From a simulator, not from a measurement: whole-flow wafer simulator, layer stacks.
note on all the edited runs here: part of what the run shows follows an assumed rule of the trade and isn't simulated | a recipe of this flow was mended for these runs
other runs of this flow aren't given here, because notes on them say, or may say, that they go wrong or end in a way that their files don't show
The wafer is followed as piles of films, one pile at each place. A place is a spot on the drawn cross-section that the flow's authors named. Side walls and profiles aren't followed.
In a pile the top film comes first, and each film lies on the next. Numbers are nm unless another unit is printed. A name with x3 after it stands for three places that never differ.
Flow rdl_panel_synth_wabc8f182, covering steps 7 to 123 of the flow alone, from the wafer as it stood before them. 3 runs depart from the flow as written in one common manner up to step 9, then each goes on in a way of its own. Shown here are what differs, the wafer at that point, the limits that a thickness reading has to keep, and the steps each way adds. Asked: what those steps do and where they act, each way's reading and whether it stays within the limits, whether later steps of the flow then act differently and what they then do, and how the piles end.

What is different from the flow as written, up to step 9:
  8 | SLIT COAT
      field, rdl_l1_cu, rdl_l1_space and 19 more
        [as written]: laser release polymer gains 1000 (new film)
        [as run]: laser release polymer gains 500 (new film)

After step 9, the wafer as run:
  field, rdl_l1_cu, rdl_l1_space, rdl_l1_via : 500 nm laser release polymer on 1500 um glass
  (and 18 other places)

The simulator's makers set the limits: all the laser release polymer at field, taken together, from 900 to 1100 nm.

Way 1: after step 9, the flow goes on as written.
  The reading taken after step 9 is 500 nm, which is outside the limits.
  None of the later steps of the flow acts differently than as written at any place that is followed.
  The piles end different from the flow's at field, rdl_l1_cu, rdl_l1_space and 19 more by more than 2% or 0.5 nm, whichever is larger.
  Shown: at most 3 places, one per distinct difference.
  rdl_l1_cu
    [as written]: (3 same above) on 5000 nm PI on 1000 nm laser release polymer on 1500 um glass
    [this way]: (3 same above) on 5000 nm PI on 500 nm laser release polymer on 1500 um glass
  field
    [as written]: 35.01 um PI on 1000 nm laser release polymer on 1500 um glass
    [this way]: 35.01 um PI on 500 nm laser release polymer on 1500 um glass
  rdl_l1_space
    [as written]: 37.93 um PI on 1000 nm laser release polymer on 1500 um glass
    [this way]: 37.93 um PI on 500 nm laser release polymer on 1500 um glass

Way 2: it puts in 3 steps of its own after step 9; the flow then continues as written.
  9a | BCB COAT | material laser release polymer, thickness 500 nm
      field, rdl_l1_cu, rdl_l1_space and 19 more
        laser release polymer gains 500
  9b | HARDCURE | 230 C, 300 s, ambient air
      leaves every film unchanged at each place that is followed
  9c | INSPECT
      leaves every film unchanged at each place that is followed
  The reading taken after step 9c is 1000 nm, which is within the limits.
  None of the later steps of the flow acts differently than as written at any place that is followed.
  By the end, the piles equal the flow's at every place that both follow.

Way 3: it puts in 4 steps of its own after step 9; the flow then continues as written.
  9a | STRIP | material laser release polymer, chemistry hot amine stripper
      field, rdl_l1_cu, rdl_l1_space and 19 more
        laser release polymer loses 500 (all of it)
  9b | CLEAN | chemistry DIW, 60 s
      leaves every film unchanged at each place that is followed
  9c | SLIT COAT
      field, rdl_l1_cu, rdl_l1_space and 19 more
        laser release polymer gains 1000 (new film)
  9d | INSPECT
      leaves every film unchanged at each place that is followed
  The reading taken after step 9d is 1000 nm, which is within the limits.
  None of the later steps of the flow acts differently than as written at any place that is followed.
  By the end, the piles equal the flow's at every place that both follow.

Keeping within the limits: way 2, way 3. Outside them: way 1.
